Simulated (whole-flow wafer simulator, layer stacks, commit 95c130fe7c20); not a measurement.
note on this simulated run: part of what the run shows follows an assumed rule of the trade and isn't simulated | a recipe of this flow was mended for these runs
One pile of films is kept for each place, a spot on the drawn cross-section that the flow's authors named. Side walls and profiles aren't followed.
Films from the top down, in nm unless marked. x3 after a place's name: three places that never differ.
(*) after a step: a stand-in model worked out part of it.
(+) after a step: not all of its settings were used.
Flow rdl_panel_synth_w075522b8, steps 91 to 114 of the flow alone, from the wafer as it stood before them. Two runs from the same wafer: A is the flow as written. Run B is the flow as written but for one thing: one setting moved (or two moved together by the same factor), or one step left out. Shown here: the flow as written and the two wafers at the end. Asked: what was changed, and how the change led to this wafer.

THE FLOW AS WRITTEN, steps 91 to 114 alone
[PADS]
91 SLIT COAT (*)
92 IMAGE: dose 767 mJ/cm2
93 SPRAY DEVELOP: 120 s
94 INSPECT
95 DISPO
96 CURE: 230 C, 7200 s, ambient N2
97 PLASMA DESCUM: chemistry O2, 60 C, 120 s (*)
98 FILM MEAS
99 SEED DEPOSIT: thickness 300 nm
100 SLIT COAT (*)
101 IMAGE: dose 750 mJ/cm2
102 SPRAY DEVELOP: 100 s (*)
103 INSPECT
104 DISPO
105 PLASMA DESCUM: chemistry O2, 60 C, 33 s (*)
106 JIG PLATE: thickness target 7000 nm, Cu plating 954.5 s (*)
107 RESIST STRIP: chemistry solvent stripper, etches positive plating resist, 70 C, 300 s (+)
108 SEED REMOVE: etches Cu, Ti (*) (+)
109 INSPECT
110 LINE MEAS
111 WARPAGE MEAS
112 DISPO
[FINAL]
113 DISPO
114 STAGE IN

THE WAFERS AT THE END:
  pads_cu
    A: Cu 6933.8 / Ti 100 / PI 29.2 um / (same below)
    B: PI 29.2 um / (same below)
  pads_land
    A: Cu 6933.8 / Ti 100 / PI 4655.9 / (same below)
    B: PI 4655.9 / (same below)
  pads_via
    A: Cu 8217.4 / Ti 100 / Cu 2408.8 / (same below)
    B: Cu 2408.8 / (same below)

The cause: step 106, JIG PLATE: thickness target 7000 nm, Cu plating 954.5 s (*), was left out.

How the change led to this, step by step:
  108 SEED REMOVE: etches Cu, Ti (*) (+)
      pads_cu, pads_land, pads_via: A Cu -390 | B Cu -300 (all of it), Ti -100 (all of it)
Counting metal films that touch as one body, pads_cu has 0 bodies; the flow as written gives 1 body.
Counting metal films that touch as one body, pads_land has 1 body; the flow as written gives 2 bodies (between them, from the top down: PI 4655.9).
